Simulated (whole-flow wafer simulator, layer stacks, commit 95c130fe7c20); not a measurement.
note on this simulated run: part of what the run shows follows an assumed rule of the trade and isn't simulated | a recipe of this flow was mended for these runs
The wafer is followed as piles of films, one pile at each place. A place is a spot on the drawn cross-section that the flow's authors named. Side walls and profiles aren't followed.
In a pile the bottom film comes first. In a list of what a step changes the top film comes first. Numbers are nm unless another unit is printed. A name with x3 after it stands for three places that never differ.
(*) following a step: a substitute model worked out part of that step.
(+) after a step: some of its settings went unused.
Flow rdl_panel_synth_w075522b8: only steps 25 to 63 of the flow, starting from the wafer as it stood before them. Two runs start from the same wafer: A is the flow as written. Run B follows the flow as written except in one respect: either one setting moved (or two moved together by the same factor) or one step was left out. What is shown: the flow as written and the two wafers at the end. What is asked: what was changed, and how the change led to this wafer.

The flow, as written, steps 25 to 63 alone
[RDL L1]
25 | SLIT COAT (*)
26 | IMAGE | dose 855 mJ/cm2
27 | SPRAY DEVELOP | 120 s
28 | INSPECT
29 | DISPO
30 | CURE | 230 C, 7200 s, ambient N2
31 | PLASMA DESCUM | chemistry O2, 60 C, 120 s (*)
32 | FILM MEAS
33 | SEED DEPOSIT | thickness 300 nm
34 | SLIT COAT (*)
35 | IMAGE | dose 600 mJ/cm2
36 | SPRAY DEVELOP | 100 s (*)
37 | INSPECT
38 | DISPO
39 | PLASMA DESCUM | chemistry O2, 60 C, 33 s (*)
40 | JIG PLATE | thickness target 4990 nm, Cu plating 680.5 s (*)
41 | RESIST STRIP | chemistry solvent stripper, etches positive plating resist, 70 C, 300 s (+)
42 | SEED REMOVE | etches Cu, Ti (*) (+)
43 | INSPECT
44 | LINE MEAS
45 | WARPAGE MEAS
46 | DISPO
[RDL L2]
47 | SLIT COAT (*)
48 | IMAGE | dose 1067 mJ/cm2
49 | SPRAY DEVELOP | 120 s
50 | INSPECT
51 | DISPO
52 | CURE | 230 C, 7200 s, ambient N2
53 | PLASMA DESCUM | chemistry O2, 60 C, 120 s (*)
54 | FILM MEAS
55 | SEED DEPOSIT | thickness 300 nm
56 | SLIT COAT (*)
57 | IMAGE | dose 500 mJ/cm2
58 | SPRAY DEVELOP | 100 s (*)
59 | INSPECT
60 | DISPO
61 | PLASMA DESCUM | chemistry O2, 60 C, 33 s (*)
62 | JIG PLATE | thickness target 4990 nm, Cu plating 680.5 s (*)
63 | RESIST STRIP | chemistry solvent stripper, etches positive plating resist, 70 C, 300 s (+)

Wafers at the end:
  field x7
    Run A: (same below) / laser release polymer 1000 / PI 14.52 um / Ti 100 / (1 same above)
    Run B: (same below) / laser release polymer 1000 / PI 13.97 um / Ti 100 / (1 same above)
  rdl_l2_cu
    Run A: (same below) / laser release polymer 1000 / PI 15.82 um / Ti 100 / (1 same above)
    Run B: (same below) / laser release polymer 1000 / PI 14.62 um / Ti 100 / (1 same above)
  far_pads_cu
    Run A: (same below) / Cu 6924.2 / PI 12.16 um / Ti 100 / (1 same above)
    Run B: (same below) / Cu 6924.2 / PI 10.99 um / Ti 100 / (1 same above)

What caused this: step 40, JIG PLATE: Cu plating 347.1 s was run, while the flow as written has Cu plating 680.5 s.

How this came from the change, step by step:
  40 | JIG PLATE | thickness target 4990 nm, Cu plating 680.5 s (*)
      rdl_l1_cu, rdl_l1_land, rdl_l1_via, rdl_l1_rim, rdl_l2_land, rdl_l2_via: A +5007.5 Cu | B +2554.2 Cu
  47 | SLIT COAT (*)
      field x7, rdl_l2_rim x3: A +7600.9 PI | B +7053.4 PI
      rdl_l2_cu, rdl_l2_space: A +8899.9 PI | B +7705.7 PI
      (as well as at 5 more places)
  56 | SLIT COAT (*)
      rdl_l1_via: A +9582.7 ILINE-POS-THICK-GRADE-A (new film) | B +10.05 um ILINE-POS-THICK-GRADE-A (new film)
      rdl_l2_cu, rdl_l2_space: A +9884.2 ILINE-POS-THICK-GRADE-A (new film) | B +9561.8 ILINE-POS-THICK-GRADE-A (new film)
      (as well as at 7 more places)
  58 | SPRAY DEVELOP | 100 s (*)
      rdl_l2_cu: A -9884.2 ILINE-POS-THICK-GRADE-A (all of it) | B -9561.8 ILINE-POS-THICK-GRADE-A (all of it)
      rdl_l2_land: A -7416.3 ILINE-POS-THICK-GRADE-A (all of it) | B -7783.1 ILINE-POS-THICK-GRADE-A (all of it)
      (as well as at 1 more place)
  63 | RESIST STRIP | chemistry solvent stripper, etches positive plating resist, 70 C, 300 s (+)
      rdl_l1_via: A -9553 ILINE-POS-THICK-GRADE-A (all of it) | B -10.02 um ILINE-POS-THICK-GRADE-A (all of it)
      far_pads_cu: A -9903.4 ILINE-POS-THICK-GRADE-A (all of it) | B -9582.6 ILINE-POS-THICK-GRADE-A (all of it)
      (as well as at 5 more places)
